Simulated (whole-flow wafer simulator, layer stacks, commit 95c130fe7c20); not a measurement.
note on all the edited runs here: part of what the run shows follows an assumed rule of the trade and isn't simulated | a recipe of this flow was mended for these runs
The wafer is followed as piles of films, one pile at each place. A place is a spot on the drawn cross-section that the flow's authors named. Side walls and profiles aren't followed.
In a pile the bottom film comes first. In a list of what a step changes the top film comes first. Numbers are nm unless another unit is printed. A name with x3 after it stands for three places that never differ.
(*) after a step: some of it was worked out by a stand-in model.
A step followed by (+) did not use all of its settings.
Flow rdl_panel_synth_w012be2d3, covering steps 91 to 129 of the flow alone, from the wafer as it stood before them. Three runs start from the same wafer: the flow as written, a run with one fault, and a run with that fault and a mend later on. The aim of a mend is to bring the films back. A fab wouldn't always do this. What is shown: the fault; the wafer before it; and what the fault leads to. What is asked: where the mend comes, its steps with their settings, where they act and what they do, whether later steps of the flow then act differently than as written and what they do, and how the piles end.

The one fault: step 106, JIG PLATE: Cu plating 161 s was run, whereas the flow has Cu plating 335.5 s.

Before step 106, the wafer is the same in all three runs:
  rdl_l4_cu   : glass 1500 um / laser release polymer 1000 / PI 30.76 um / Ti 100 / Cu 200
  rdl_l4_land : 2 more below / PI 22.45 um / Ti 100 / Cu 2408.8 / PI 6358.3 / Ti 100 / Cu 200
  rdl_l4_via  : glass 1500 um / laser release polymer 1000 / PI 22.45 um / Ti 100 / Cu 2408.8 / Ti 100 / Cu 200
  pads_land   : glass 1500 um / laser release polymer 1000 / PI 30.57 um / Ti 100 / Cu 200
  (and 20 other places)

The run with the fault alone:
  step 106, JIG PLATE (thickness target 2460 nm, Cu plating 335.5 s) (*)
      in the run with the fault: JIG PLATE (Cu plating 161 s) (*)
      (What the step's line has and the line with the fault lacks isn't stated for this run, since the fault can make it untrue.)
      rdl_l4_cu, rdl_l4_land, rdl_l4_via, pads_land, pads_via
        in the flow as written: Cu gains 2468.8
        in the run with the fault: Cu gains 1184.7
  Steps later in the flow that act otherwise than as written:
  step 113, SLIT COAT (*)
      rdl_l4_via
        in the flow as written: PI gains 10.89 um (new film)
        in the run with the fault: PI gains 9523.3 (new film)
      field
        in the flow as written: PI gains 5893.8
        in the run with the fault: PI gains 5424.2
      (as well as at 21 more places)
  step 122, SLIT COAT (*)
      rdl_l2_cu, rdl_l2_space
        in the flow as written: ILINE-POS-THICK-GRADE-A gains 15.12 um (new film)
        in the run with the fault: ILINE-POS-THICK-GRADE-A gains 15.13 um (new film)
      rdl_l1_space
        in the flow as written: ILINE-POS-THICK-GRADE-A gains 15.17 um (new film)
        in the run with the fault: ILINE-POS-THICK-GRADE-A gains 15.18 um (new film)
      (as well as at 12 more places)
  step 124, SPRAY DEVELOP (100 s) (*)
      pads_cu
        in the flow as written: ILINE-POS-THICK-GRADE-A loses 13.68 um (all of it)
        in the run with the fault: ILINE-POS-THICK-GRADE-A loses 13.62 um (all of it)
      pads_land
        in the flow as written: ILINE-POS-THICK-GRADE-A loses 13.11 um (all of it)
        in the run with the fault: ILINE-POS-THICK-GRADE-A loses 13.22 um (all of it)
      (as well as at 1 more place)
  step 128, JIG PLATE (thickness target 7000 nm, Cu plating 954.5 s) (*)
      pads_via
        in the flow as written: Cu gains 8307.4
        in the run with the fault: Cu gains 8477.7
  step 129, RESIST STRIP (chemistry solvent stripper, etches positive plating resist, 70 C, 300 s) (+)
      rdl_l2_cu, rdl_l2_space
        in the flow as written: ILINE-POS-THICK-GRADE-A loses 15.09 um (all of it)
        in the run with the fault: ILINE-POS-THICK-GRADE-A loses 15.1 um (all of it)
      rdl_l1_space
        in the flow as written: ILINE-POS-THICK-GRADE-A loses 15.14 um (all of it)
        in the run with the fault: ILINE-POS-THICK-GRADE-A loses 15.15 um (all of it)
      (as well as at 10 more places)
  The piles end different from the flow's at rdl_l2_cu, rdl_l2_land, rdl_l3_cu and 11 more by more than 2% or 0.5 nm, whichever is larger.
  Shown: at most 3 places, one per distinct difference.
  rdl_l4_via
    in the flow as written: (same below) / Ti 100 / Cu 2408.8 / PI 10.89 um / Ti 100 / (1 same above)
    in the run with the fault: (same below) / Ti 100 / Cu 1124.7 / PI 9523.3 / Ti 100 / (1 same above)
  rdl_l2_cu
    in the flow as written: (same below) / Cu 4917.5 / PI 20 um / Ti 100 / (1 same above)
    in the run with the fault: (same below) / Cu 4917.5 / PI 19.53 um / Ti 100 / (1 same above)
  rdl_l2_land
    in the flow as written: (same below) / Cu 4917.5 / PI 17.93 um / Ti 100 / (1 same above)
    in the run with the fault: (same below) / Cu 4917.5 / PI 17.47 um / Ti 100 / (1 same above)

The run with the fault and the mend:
  After step 106 comes the mend.
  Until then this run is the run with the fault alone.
  step 106a, JIG PLATE (Cu plating 174.5 s) (*) (a further turn of the flow's step 106, with different settings)
      rdl_l4_cu, rdl_l4_land, rdl_l4_via, pads_land, pads_via
        Cu gains 1284.1
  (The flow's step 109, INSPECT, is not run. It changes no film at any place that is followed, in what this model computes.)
  None of the later steps of the flow acts differently than as written at any place that is followed.
  The piles end the same as the flow's at every place that both follow.
